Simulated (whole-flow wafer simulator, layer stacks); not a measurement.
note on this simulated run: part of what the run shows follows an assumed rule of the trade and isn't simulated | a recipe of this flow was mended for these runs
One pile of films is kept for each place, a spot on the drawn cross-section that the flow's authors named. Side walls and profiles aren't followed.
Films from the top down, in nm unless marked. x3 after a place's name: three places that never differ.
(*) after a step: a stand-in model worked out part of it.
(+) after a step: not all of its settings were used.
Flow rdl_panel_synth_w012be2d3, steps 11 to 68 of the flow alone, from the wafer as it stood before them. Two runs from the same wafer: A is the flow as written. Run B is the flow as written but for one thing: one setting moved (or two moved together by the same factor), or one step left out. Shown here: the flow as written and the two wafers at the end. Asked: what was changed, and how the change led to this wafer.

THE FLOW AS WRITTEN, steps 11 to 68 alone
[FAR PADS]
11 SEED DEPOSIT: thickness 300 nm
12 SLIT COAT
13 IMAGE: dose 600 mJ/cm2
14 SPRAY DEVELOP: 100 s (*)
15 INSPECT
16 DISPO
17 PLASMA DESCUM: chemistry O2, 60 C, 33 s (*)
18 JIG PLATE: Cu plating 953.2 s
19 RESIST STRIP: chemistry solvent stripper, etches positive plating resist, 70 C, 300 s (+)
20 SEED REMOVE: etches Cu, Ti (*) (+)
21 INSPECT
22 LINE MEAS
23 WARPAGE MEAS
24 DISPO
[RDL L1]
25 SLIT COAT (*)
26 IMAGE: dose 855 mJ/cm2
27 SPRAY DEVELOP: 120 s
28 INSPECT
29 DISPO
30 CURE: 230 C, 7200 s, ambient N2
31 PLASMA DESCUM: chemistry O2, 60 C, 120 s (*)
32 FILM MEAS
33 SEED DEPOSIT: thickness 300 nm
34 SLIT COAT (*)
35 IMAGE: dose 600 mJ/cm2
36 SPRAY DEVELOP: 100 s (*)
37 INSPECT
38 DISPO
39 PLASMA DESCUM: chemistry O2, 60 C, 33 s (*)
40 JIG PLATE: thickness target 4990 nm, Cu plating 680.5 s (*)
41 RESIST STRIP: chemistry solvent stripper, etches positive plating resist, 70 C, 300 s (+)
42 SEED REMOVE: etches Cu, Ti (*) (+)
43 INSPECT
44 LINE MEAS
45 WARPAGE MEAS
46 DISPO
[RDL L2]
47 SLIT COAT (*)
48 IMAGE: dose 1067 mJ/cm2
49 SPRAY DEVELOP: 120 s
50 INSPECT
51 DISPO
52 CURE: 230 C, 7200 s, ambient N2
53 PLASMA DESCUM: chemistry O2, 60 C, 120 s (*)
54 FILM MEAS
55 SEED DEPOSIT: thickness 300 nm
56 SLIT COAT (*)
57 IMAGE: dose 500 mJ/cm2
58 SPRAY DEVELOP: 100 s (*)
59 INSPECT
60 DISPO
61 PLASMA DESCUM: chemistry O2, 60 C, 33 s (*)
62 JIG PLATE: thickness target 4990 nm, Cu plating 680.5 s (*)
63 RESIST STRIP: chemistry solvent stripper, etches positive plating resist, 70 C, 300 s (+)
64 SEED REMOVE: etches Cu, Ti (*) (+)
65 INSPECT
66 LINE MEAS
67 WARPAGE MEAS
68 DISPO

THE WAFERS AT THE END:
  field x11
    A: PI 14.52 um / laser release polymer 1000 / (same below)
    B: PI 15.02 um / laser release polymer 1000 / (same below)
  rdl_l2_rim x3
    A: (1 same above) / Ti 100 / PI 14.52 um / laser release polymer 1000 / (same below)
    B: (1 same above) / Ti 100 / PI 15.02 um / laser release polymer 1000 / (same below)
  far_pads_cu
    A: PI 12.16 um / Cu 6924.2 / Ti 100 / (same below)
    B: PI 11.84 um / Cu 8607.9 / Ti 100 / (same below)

The cause: step 18, JIG PLATE: Cu plating 1182 s was run, where the flow has Cu plating 953.2 s.

How the change led to this, step by step:
  18 JIG PLATE: Cu plating 953.2 s
      far_pads_cu, rdl_l1_land, rdl_l1_via: A Cu +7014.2 | B Cu +8697.9
  25 SLIT COAT (*)
      field x11, rdl_l2_cu, rdl_l2_space, rdl_l1_rim, rdl_l2_land, rdl_l2_via, rdl_l2_rim x3: A PI +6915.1 (new film) | B PI +7419.7 (new film)
      far_pads_cu: A PI +4450.5 (new film) | B PI +4303.2 (new film)
      (and at 2 more places)
  34 SLIT COAT (*)
      far_pads_cu: A ILINE-POS-THICK-GRADE-A +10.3 um (new film) | B ILINE-POS-THICK-GRADE-A +10.03 um (new film)
      rdl_l1_cu: A ILINE-POS-THICK-GRADE-A +12.38 um (new film) | B ILINE-POS-THICK-GRADE-A +12.51 um (new film)
      (and at 3 more places)
  36 SPRAY DEVELOP: 100 s (*)
      rdl_l1_cu: A ILINE-POS-THICK-GRADE-A -12.38 um (all of it) | B ILINE-POS-THICK-GRADE-A -12.51 um (all of it)
      rdl_l1_land: A ILINE-POS-THICK-GRADE-A -9677 (all of it) | B ILINE-POS-THICK-GRADE-A -9385.3 (all of it)
      (and at 1 more place)
  41 RESIST STRIP: chemistry solvent stripper, etches positive plating resist, 70 C, 300 s (+)
      far_pads_cu: A ILINE-POS-THICK-GRADE-A -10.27 um (all of it) | B ILINE-POS-THICK-GRADE-A -9999.5 (all of it)
      rdl_l1_space: A ILINE-POS-THICK-GRADE-A -12.36 um (all of it) | B ILINE-POS-THICK-GRADE-A -12.49 um (all of it)
  47 SLIT COAT (*)
      rdl_l1_space: A PI +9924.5 | B PI +10.2 um
      far_pads_cu: A PI +7707.8 | B PI +7535.6
      (and at 3 more places)
  56 SLIT COAT (*)
      rdl_l1_cu: A ILINE-POS-THICK-GRADE-A +10.04 um (new film) | B ILINE-POS-THICK-GRADE-A +10.22 um (new film)
      rdl_l1_space: A ILINE-POS-THICK-GRADE-A +11.02 um (new film) | B ILINE-POS-THICK-GRADE-A +11.19 um (new film)
  63 RESIST STRIP: chemistry solvent stripper, etches positive plating resist, 70 C, 300 s (+)
      rdl_l1_cu: A ILINE-POS-THICK-GRADE-A -10.01 um (all of it) | B ILINE-POS-THICK-GRADE-A -10.19 um (all of it)
      rdl_l1_space: A ILINE-POS-THICK-GRADE-A -10.99 um (all of it) | B ILINE-POS-THICK-GRADE-A -11.16 um (all of it)
